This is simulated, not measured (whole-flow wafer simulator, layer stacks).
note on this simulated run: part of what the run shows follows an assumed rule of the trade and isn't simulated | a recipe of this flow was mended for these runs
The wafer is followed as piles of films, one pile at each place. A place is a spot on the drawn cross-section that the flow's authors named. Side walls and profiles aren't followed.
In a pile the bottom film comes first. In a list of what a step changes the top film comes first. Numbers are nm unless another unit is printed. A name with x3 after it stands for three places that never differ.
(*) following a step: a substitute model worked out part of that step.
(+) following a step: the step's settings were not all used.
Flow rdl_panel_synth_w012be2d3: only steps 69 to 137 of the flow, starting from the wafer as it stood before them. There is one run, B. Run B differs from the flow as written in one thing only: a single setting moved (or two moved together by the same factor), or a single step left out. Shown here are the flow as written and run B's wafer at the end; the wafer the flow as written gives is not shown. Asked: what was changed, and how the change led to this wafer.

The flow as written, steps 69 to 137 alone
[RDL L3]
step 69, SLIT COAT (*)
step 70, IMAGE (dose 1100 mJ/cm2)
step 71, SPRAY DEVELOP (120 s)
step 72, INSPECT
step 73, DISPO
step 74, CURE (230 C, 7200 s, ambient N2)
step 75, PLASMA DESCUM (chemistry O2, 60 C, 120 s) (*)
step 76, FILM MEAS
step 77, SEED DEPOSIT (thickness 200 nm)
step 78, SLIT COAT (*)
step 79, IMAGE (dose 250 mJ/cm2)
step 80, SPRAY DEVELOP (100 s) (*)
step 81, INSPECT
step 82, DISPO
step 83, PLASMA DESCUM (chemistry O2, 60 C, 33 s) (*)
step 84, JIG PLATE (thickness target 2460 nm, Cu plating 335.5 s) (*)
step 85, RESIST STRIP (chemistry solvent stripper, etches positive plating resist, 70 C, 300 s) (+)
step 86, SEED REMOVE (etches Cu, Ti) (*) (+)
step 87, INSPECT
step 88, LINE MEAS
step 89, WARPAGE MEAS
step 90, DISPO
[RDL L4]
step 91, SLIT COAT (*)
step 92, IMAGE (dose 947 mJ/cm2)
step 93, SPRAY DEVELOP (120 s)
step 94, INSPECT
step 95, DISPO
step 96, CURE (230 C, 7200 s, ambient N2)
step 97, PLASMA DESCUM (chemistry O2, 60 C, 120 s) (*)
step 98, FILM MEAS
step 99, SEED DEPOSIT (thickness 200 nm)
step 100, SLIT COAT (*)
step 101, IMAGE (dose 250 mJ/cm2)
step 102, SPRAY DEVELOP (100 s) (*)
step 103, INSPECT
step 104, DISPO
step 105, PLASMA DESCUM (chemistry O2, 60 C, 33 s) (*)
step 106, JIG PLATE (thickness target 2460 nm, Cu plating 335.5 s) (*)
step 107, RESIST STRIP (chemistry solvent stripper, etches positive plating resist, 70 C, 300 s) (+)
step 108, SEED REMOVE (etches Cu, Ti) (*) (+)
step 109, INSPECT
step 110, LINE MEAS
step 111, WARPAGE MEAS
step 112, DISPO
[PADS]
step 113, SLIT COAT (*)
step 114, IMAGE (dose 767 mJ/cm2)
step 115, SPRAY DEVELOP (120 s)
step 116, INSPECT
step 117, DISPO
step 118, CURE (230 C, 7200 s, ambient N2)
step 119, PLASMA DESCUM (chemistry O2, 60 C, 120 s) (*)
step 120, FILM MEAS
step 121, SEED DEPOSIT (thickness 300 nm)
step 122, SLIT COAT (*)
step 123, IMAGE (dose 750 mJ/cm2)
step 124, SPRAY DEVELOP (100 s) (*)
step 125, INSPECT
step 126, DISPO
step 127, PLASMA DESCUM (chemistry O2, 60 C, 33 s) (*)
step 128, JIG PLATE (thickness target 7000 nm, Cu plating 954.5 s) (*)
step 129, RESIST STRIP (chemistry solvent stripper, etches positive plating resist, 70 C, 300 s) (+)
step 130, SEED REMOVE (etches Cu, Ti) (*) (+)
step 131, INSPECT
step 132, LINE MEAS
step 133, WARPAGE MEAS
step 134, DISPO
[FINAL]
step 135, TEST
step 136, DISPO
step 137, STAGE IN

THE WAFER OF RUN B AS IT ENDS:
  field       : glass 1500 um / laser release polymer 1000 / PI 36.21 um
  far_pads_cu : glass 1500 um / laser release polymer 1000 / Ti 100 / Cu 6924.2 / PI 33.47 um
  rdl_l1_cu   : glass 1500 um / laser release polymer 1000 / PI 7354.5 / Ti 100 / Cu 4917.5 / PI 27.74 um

The reason: step 84, JIG PLATE: Cu plating 285.2 s was run, whereas the flow has Cu plating 335.5 s.

Step by step, how the change led to this:
  step 84, JIG PLATE (thickness target 2460 nm, Cu plating 335.5 s) (*)
      rdl_l3_cu, rdl_l3_land, rdl_l3_via, rdl_l4_land, rdl_l4_via: +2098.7 Cu (in the flow as written it would be: +2468.8 Cu)
  step 91, SLIT COAT (*)
      field, pads_cu, pads_space, pads_land, pads_via: +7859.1 PI (in the flow as written it would be: +8112.6 PI)
      far_pads_cu: +7578.7 PI (in the flow as written it would be: +7829.7 PI)
      (also at 15 further places)
  step 100, SLIT COAT (*)
      rdl_l3_land: +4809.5 ILINE-POS-THICK-GRADE-A (new film) (in the flow as written it would be: +4693.2 ILINE-POS-THICK-GRADE-A (new film))
      rdl_l3_via: +4774.2 ILINE-POS-THICK-GRADE-A (new film) (in the flow as written it would be: +4627.8 ILINE-POS-THICK-GRADE-A (new film))
  step 107, RESIST STRIP (chemistry solvent stripper, etches positive plating resist, 70 C, 300 s) (+)
      rdl_l3_land: -4779.8 ILINE-POS-THICK-GRADE-A (all of it) (in the flow as written it would be: -4663.5 ILINE-POS-THICK-GRADE-A (all of it))
      rdl_l3_via: -4744.5 ILINE-POS-THICK-GRADE-A (all of it) (in the flow as written it would be: -4598.1 ILINE-POS-THICK-GRADE-A (all of it))
  step 113, SLIT COAT (*)
      rdl_l3_via: +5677 PI (in the flow as written it would be: +5534.5 PI)
      rdl_l4_via: +10.93 um PI (new film) (in the flow as written it would be: +10.89 um PI (new film))
  step 122, SLIT COAT (*)
      rdl_l4_cu, rdl_l4_space: +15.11 um ILINE-POS-THICK-GRADE-A (new film) (in the flow as written it would be: +15.12 um ILINE-POS-THICK-GRADE-A (new film))
      rdl_l2_land: +14.87 um ILINE-POS-THICK-GRADE-A (new film) (in the flow as written it would be: +14.88 um ILINE-POS-THICK-GRADE-A (new film))
      (also at 6 further places)
  step 129, RESIST STRIP (chemistry solvent stripper, etches positive plating resist, 70 C, 300 s) (+)
      rdl_l2_cu, rdl_l2_space: -15.1 um ILINE-POS-THICK-GRADE-A (all of it) (in the flow as written it would be: -15.09 um ILINE-POS-THICK-GRADE-A (all of it))
      rdl_l4_cu, rdl_l4_space: -15.08 um ILINE-POS-THICK-GRADE-A (all of it) (in the flow as written it would be: -15.09 um ILINE-POS-THICK-GRADE-A (all of it))
      (also at 7 further places)
